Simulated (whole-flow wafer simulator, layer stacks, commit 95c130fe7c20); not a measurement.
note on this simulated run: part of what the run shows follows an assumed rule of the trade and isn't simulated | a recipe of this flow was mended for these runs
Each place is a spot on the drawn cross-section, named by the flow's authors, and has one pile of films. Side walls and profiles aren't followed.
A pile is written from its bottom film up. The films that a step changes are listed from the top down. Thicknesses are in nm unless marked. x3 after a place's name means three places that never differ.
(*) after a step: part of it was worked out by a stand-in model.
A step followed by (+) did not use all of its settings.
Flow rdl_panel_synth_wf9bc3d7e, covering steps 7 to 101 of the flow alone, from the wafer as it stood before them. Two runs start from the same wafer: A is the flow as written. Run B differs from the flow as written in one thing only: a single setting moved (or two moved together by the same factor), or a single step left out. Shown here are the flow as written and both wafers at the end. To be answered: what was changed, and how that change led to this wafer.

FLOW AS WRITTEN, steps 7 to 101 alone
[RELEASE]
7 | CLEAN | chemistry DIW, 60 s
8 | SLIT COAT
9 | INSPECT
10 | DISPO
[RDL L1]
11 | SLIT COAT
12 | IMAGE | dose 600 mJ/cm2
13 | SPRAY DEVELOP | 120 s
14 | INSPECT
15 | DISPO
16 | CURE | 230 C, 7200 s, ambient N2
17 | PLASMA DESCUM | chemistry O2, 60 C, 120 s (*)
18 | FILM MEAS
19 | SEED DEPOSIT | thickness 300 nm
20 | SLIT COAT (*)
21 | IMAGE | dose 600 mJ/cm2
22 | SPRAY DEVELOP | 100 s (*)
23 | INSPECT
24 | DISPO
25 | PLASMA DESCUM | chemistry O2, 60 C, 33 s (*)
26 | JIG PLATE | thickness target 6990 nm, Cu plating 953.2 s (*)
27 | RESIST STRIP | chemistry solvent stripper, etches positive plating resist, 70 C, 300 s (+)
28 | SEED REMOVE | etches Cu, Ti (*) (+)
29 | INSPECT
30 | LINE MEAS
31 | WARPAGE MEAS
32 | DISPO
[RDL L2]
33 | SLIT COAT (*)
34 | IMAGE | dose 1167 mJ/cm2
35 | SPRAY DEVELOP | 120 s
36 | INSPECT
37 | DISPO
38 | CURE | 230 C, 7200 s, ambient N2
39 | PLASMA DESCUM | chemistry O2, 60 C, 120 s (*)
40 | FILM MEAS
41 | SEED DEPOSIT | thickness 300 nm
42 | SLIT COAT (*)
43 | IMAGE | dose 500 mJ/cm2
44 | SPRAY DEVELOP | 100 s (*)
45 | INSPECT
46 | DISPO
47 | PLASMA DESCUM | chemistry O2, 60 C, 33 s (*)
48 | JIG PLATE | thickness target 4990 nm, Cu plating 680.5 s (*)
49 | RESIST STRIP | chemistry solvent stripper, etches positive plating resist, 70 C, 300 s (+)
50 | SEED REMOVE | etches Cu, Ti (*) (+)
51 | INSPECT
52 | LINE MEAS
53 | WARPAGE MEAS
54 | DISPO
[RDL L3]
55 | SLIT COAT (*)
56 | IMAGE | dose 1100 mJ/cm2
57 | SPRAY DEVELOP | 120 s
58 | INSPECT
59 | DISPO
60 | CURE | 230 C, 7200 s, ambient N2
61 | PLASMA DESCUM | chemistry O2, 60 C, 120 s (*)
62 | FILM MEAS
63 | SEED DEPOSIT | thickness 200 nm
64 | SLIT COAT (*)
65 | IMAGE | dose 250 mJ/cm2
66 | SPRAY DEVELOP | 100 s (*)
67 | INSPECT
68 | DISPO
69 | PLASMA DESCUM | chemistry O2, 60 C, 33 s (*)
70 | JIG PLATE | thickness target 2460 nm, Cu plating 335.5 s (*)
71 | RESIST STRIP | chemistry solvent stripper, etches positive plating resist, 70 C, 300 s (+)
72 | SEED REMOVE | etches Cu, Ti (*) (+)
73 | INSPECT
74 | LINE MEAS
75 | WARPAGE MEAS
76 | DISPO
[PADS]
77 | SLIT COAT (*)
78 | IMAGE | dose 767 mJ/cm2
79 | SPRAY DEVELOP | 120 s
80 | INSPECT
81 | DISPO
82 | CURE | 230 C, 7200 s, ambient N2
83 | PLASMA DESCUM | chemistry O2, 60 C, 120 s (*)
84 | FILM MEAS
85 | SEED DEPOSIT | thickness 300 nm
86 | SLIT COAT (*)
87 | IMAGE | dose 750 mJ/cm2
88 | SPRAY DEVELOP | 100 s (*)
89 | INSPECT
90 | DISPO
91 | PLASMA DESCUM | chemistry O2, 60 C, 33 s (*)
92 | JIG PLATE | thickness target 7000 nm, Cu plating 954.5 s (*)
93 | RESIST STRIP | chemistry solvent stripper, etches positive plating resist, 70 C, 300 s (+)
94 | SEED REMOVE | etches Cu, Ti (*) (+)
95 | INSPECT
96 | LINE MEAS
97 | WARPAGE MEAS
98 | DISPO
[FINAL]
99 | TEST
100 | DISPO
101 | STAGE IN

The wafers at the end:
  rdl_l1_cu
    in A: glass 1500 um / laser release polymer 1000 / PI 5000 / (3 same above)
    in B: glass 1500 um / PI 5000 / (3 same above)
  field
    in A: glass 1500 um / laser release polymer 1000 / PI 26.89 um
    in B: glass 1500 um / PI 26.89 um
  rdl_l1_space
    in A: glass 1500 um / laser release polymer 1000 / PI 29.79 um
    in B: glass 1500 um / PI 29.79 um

Cause: step 8, SLIT COAT, was skipped.

Step by step, how the change led to this:
  (no step that both runs have acts differently)
